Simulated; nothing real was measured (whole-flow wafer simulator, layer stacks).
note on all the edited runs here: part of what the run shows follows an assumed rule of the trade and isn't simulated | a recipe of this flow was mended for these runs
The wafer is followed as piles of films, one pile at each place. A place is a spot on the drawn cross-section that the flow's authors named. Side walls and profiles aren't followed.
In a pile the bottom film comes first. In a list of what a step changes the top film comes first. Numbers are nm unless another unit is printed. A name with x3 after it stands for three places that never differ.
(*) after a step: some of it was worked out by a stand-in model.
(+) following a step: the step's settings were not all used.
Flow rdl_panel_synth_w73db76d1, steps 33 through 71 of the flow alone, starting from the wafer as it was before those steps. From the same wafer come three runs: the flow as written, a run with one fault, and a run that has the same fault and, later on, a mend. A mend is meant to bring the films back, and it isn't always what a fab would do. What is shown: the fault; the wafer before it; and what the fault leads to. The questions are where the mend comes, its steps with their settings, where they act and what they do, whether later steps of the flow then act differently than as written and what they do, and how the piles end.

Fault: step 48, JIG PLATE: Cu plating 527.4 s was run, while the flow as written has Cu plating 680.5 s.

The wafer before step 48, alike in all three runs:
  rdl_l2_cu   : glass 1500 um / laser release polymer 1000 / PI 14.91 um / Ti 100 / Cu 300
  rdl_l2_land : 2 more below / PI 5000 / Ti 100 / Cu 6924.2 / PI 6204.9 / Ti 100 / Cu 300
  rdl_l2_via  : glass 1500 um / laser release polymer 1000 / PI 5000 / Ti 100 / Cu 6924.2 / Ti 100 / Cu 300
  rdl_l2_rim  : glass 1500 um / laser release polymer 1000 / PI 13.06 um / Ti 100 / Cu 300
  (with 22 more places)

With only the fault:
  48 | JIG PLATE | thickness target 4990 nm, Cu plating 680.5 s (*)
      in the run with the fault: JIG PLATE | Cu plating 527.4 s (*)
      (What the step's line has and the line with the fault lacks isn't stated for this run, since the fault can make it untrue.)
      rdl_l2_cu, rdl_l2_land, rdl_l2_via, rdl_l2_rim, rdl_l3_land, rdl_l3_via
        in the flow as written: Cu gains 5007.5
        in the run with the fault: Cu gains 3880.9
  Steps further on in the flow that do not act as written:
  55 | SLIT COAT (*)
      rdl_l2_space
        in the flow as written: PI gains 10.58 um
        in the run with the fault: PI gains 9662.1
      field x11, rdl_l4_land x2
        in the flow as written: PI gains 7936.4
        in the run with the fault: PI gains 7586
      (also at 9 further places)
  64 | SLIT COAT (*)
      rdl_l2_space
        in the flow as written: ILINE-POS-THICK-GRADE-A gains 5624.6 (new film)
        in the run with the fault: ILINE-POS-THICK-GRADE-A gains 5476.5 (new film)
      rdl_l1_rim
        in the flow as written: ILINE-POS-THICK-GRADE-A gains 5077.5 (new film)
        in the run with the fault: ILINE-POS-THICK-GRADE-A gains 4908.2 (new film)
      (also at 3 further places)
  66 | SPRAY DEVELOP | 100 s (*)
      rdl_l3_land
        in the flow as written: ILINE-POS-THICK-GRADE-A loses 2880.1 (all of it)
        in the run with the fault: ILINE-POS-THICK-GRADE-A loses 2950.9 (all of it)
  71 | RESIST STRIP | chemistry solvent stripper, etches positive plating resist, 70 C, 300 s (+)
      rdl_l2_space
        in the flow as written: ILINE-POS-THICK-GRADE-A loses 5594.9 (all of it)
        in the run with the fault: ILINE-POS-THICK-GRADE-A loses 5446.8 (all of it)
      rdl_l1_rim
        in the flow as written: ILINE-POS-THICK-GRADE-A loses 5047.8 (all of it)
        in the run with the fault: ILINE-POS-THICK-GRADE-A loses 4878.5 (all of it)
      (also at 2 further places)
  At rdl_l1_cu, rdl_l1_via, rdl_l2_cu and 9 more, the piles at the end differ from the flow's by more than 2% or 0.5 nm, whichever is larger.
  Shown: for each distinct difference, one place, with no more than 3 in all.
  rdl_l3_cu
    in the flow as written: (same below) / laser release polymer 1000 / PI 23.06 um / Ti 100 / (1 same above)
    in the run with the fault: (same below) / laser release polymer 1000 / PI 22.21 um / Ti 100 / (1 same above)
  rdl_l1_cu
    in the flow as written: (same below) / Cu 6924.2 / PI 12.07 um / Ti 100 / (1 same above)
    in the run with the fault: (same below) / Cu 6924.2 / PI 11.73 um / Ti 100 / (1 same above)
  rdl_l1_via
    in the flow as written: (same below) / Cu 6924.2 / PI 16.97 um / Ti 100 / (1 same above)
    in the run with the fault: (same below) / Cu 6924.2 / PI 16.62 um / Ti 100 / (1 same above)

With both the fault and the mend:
  The mend follows step 48.
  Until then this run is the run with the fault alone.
  48a | JIG PLATE | Cu plating 153.1 s (*) (the flow's step 48, run once more with other settings)
      rdl_l2_cu, rdl_l2_land, rdl_l2_via, rdl_l2_rim, rdl_l3_land, rdl_l3_via
        Cu gains 1126.6
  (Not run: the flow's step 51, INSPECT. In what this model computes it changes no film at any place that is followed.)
  Later steps of the flow that are run all act as written at every place that is followed.
  By the end, the piles equal the flow's at every place that both follow.
